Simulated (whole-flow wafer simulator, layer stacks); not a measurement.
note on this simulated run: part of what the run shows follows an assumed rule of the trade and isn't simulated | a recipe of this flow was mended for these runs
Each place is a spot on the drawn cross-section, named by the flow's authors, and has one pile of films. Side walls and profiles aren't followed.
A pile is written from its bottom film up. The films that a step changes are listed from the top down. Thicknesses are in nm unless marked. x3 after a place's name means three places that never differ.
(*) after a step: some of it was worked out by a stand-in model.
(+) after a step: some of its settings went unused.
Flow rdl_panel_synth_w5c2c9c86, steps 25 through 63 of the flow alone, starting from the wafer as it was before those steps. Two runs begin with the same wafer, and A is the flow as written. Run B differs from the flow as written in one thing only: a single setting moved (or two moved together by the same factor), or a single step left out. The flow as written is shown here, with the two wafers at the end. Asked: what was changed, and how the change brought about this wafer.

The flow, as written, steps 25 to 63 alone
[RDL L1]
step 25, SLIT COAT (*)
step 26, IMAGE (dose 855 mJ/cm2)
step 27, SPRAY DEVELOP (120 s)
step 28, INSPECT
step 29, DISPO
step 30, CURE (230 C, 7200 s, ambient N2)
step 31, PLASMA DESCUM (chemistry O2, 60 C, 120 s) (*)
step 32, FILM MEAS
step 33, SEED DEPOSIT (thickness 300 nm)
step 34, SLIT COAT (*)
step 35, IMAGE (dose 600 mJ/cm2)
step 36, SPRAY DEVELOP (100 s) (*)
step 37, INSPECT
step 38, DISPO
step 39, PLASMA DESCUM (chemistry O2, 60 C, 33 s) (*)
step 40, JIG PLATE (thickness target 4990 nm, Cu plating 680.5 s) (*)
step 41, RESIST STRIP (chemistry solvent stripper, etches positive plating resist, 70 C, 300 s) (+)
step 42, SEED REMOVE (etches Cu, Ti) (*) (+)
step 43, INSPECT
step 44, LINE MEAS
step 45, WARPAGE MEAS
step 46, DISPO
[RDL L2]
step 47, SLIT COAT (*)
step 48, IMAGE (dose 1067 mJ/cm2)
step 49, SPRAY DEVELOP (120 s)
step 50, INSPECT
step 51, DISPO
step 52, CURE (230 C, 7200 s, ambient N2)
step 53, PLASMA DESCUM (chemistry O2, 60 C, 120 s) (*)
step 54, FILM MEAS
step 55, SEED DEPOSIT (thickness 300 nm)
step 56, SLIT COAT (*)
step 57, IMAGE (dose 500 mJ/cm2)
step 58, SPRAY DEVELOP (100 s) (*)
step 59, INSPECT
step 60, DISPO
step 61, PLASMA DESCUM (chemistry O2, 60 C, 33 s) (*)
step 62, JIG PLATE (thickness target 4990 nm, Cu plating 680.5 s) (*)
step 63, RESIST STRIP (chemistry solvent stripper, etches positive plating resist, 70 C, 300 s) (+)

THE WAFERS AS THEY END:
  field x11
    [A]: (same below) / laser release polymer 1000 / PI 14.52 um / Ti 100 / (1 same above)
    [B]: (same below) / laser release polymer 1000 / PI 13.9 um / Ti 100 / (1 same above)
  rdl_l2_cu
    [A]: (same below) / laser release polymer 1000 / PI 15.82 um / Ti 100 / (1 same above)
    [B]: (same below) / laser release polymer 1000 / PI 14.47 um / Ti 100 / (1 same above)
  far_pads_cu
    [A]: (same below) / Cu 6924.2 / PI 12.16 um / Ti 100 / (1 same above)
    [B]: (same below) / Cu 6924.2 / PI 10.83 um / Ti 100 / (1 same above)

What caused this: step 40, JIG PLATE: Cu plating 302.8 s was run, though the flow has Cu plating 680.5 s.

The path from the change to this, step by step:
  step 40, JIG PLATE (thickness target 4990 nm, Cu plating 680.5 s) (*)
      rdl_l1_cu, rdl_l1_land, rdl_l1_via, rdl_l1_rim, rdl_l2_land, rdl_l2_via: A Cu gains 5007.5 | B Cu gains 2228.2
  step 47, SLIT COAT (*)
      field x11, rdl_l2_rim x3: A PI gains 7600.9 | B PI gains 6981.9
      rdl_l2_cu, rdl_l2_space: A PI gains 8899.9 | B PI gains 7550.1
      (and at 5 other places as well)
  step 56, SLIT COAT (*)
      rdl_l1_via: A ILINE-POS-THICK-GRADE-A gains 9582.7 (new film) | B ILINE-POS-THICK-GRADE-A gains 10.11 um (new film)
      rdl_l2_cu, rdl_l2_space: A ILINE-POS-THICK-GRADE-A gains 9884.2 (new film) | B ILINE-POS-THICK-GRADE-A gains 9516.7 (new film)
      (and at 7 other places as well)
  step 58, SPRAY DEVELOP (100 s) (*)
      rdl_l2_cu: A ILINE-POS-THICK-GRADE-A loses 9884.2 (all of it) | B ILINE-POS-THICK-GRADE-A loses 9516.7 (all of it)
      rdl_l2_land: A ILINE-POS-THICK-GRADE-A loses 7416.3 (all of it) | B ILINE-POS-THICK-GRADE-A loses 7834.2 (all of it)
      (and at 1 other place as well)
  step 63, RESIST STRIP (chemistry solvent stripper, etches positive plating resist, 70 C, 300 s) (+)
      rdl_l1_via: A ILINE-POS-THICK-GRADE-A loses 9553 (all of it) | B ILINE-POS-THICK-GRADE-A loses 10.08 um (all of it)
      far_pads_cu: A ILINE-POS-THICK-GRADE-A loses 9903.4 (all of it) | B ILINE-POS-THICK-GRADE-A loses 9537.3 (all of it)
      (and at 5 other places as well)
